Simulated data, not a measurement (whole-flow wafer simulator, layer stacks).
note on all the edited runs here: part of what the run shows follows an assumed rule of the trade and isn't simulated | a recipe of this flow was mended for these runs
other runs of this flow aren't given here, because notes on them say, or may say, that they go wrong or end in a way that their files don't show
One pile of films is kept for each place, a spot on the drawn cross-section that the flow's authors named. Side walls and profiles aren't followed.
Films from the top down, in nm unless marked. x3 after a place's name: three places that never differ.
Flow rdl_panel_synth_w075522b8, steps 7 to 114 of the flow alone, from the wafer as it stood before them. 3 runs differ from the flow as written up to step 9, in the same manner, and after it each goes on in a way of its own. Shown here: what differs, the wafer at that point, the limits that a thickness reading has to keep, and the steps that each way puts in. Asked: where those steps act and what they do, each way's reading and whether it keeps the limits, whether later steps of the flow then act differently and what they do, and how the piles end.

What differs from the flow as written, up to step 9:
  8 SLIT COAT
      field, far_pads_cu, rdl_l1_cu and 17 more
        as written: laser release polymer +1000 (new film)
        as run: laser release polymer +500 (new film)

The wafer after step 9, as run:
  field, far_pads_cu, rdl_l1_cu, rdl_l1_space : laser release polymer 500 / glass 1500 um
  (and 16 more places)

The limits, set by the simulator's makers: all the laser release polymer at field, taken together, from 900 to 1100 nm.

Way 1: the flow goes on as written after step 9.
  The reading after step 9: 500 nm, outside the limits.
  No later step of the flow acts differently than as written at any place that is followed.
  At the end the piles differ from the flow's by more than 2% or 0.5 nm, whichever is larger, at field, far_pads_cu, rdl_l1_cu and 17 more.
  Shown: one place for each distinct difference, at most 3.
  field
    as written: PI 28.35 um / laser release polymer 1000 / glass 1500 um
    this way: PI 28.35 um / laser release polymer 500 / glass 1500 um
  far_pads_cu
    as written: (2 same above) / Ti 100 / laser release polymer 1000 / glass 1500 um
    this way: (2 same above) / Ti 100 / laser release polymer 500 / glass 1500 um
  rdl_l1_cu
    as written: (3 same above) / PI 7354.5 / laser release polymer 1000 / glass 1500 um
    this way: (3 same above) / PI 7354.5 / laser release polymer 500 / glass 1500 um

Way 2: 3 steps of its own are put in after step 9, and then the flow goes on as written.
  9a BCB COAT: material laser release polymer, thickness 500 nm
      field, far_pads_cu, rdl_l1_cu and 17 more
        laser release polymer +500
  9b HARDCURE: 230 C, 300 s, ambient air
      changes no film at any place that is followed
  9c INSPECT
      changes no film at any place that is followed
  The reading after step 9c: 1000 nm, within the limits.
  No later step of the flow acts differently than as written at any place that is followed.
  At the end the piles are the same as the flow's at every place that both follow.

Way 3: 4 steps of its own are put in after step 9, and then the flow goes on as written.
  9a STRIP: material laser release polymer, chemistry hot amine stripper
      field, far_pads_cu, rdl_l1_cu and 17 more
        laser release polymer -500 (all of it)
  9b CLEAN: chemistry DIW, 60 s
      changes no film at any place that is followed
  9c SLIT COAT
      field, far_pads_cu, rdl_l1_cu and 17 more
        laser release polymer +1000 (new film)
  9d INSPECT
      changes no film at any place that is followed
  The reading after step 9d: 1000 nm, within the limits.
  No later step of the flow acts differently than as written at any place that is followed.
  At the end the piles are the same as the flow's at every place that both follow.

Within the limits: way 2, way 3. Outside them: way 1.
